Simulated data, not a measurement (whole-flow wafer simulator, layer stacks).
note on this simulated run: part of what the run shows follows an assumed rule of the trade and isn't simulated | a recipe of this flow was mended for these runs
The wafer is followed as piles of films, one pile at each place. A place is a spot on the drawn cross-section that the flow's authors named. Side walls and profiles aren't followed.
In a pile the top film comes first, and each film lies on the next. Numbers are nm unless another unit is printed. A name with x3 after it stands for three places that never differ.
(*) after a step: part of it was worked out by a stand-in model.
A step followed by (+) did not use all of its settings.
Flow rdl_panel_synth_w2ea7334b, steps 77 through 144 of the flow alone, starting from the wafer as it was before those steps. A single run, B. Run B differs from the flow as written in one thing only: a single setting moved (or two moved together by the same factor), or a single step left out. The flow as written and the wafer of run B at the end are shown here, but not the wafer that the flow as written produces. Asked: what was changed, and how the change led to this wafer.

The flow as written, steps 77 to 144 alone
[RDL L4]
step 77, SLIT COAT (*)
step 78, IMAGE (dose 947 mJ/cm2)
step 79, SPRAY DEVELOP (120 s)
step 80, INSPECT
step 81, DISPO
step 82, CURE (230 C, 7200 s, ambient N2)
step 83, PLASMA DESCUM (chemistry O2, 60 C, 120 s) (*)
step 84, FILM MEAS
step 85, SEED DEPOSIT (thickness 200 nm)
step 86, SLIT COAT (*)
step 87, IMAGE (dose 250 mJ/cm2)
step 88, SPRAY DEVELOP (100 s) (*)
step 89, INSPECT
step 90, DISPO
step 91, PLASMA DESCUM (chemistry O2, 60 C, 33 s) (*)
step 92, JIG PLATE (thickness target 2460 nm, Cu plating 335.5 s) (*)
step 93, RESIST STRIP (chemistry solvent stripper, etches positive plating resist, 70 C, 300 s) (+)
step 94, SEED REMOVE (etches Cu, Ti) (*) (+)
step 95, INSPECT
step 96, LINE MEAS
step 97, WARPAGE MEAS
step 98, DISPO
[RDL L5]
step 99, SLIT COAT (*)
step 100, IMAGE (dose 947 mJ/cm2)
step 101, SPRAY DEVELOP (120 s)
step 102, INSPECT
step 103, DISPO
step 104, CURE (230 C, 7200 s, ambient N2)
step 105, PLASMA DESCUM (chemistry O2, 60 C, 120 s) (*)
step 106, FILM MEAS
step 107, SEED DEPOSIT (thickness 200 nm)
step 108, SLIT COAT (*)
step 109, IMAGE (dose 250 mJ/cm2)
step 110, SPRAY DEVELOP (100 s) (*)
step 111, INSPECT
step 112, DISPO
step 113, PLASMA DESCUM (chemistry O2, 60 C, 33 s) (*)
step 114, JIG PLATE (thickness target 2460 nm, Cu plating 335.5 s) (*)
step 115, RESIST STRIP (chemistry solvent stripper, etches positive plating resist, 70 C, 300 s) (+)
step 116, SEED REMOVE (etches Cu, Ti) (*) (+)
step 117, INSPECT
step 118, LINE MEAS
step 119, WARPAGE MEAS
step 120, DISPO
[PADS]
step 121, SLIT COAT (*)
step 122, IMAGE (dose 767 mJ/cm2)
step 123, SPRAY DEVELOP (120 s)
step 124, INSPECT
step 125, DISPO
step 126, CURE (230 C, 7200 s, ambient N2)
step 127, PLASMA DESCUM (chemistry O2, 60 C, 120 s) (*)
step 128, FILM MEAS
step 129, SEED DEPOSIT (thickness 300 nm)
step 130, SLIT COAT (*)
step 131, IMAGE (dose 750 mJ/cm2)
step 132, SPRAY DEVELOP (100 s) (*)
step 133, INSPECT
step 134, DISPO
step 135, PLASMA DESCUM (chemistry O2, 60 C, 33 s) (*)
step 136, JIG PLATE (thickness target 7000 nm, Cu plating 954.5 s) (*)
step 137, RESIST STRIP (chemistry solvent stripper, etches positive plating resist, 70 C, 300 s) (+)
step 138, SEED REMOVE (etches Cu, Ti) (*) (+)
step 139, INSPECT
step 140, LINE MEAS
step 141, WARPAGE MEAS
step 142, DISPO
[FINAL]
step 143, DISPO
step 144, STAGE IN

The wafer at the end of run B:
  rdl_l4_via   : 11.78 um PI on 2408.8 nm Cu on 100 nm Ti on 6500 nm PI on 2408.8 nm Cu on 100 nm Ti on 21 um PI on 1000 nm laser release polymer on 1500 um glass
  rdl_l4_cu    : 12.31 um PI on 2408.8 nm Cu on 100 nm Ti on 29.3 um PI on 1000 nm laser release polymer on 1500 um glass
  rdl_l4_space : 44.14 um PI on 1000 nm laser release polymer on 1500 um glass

What caused this: step 79, SPRAY DEVELOP: 120 s, was omitted.

How this came from the change, step by step:
  step 86, SLIT COAT (*)
      rdl_l4_cu: +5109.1 ILINE-POS-THICK-GRADE-A (new film) (it would be, as written: +4752.5 ILINE-POS-THICK-GRADE-A (new film))
      rdl_l4_space: +5027.3 ILINE-POS-THICK-GRADE-A (new film) (it would be, as written: +4439.2 ILINE-POS-THICK-GRADE-A (new film))
      (as well as at 2 more places)
  step 88, SPRAY DEVELOP (100 s) (*)
      rdl_l4_cu: -5109.1 ILINE-POS-THICK-GRADE-A (all of it) (it would be, as written: -4752.5 ILINE-POS-THICK-GRADE-A (all of it))
      rdl_l4_land: -4703.7 ILINE-POS-THICK-GRADE-A (all of it) (it would be, as written: -3532.2 ILINE-POS-THICK-GRADE-A (all of it))
      (as well as at 1 more place)
  step 93, RESIST STRIP (chemistry solvent stripper, etches positive plating resist, 70 C, 300 s) (+)
      rdl_l4_space: -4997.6 ILINE-POS-THICK-GRADE-A (all of it) (it would be, as written: -4409.5 ILINE-POS-THICK-GRADE-A (all of it))
  step 99, SLIT COAT (*)
      rdl_l4_via: +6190 PI (new film) (it would be, as written: +12.41 um PI (new film))
      rdl_l4_land: +6087.7 PI (new film) (it would be, as written: +5938.3 PI (new film))
  step 108, SLIT COAT (*)
      rdl_l4_via: +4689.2 ILINE-POS-THICK-GRADE-A (new film) (it would be, as written: +4830.6 ILINE-POS-THICK-GRADE-A (new film))
  step 115, RESIST STRIP (chemistry solvent stripper, etches positive plating resist, 70 C, 300 s) (+)
      rdl_l4_via: -4659.5 ILINE-POS-THICK-GRADE-A (all of it) (it would be, as written: -4800.9 ILINE-POS-THICK-GRADE-A (all of it))
  step 121, SLIT COAT (*)
      rdl_l4_via: +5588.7 PI (it would be, as written: +5728.5 PI)
  step 130, SLIT COAT (*)
      rdl_l4_cu, rdl_l4_space: +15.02 um ILINE-POS-THICK-GRADE-A (new film) (it would be, as written: +15.01 um ILINE-POS-THICK-GRADE-A (new film))
      rdl_l4_land: +14.92 um ILINE-POS-THICK-GRADE-A (new film) (it would be, as written: +14.95 um ILINE-POS-THICK-GRADE-A (new film))
      (as well as at 1 more place)
  step 137, RESIST STRIP (chemistry solvent stripper, etches positive plating resist, 70 C, 300 s) (+)
      rdl_l4_cu, rdl_l4_space: -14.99 um ILINE-POS-THICK-GRADE-A (all of it) (it would be, as written: -14.98 um ILINE-POS-THICK-GRADE-A (all of it))
      rdl_l4_land: -14.89 um ILINE-POS-THICK-GRADE-A (all of it) (it would be, as written: -14.92 um ILINE-POS-THICK-GRADE-A (all of it))
      (as well as at 1 more place)
Taking metal films that touch as one body, rdl_l4_via has 2 bodies (between them, from the top down: PI 6500); the flow as written gives 1 body.
